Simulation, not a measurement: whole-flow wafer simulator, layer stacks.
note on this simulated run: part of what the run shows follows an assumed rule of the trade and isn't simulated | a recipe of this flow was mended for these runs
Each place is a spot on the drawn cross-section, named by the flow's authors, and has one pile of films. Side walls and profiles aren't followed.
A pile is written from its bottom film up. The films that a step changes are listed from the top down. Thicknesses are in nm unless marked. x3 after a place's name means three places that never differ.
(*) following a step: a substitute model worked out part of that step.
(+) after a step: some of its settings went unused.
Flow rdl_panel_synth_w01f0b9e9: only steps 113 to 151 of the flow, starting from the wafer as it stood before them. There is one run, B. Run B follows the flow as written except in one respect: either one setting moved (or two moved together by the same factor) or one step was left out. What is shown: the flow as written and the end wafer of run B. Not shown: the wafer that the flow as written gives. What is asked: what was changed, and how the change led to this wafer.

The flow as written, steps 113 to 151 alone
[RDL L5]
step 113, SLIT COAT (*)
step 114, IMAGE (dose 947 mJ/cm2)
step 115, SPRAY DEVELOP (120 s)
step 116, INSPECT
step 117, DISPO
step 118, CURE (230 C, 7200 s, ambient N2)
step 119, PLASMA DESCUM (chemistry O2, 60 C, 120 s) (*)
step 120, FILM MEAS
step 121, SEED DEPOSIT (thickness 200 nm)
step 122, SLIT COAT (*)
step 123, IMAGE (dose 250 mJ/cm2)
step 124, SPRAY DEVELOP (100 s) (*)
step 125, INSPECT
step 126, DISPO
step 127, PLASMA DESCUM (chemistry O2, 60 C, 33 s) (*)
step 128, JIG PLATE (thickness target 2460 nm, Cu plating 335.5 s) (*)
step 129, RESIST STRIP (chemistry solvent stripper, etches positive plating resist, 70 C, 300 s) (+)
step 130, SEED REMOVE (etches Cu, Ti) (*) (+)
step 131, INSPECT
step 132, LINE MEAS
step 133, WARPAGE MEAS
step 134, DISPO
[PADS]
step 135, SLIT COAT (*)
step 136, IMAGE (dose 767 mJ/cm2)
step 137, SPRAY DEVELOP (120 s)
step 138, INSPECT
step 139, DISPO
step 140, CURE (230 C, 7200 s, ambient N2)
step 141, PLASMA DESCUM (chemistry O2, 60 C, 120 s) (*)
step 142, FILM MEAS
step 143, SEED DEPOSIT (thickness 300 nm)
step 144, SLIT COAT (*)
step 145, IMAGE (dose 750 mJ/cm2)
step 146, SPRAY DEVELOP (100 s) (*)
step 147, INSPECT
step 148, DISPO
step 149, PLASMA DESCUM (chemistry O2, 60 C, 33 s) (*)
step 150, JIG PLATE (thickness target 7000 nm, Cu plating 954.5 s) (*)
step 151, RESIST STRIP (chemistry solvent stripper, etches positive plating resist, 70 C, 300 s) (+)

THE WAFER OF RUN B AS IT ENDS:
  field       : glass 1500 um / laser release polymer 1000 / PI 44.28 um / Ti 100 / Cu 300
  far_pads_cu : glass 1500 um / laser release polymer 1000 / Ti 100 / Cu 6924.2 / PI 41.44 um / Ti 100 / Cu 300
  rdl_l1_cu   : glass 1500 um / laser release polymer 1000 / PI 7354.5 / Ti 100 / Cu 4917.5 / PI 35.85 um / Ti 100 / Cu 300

Cause: step 128, JIG PLATE: Cu plating 228.5 s was run, while the flow as written has Cu plating 335.5 s.

The path from the change to this, step by step:
  step 128, JIG PLATE (thickness target 2460 nm, Cu plating 335.5 s) (*)
      rdl_l5_cu, rdl_l5_land, rdl_l5_via, pads_land, pads_via: +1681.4 Cu (as written it would have been: +2468.8 Cu)
  step 135, SLIT COAT (*)
      rdl_l2_cu, rdl_l2_space: +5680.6 PI (as written it would have been: +5972.5 PI)
      field: +5602.7 PI (as written it would have been: +5893.8 PI)
      (and at 24 other places as well)
  step 144, SLIT COAT (*)
      rdl_l5_cu: +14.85 um ILINE-POS-THICK-GRADE-A (new film) (as written it would have been: +15.12 um ILINE-POS-THICK-GRADE-A (new film))
      rdl_l5_space: +14.9 um ILINE-POS-THICK-GRADE-A (new film) (as written it would have been: +15.12 um ILINE-POS-THICK-GRADE-A (new film))
      (and at 6 other places as well)
  step 146, SPRAY DEVELOP (100 s) (*)
      pads_cu: -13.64 um ILINE-POS-THICK-GRADE-A (all of it) (as written it would have been: -13.68 um ILINE-POS-THICK-GRADE-A (all of it))
      pads_land: -13.18 um ILINE-POS-THICK-GRADE-A (all of it) (as written it would have been: -13.11 um ILINE-POS-THICK-GRADE-A (all of it))
      (and at 1 other place as well)
  step 150, JIG PLATE (thickness target 7000 nm, Cu plating 954.5 s) (*)
      pads_via: +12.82 um Au/Ni/Cu (new film) (as written it would have been: +12.72 um Au/Ni/Cu (new film))
  step 151, RESIST STRIP (chemistry solvent stripper, etches positive plating resist, 70 C, 300 s) (+)
      rdl_l5_cu: -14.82 um ILINE-POS-THICK-GRADE-A (all of it) (as written it would have been: -15.09 um ILINE-POS-THICK-GRADE-A (all of it))
      rdl_l5_space: -14.87 um ILINE-POS-THICK-GRADE-A (all of it) (as written it would have been: -15.09 um ILINE-POS-THICK-GRADE-A (all of it))
      (and at 3 other places as well)
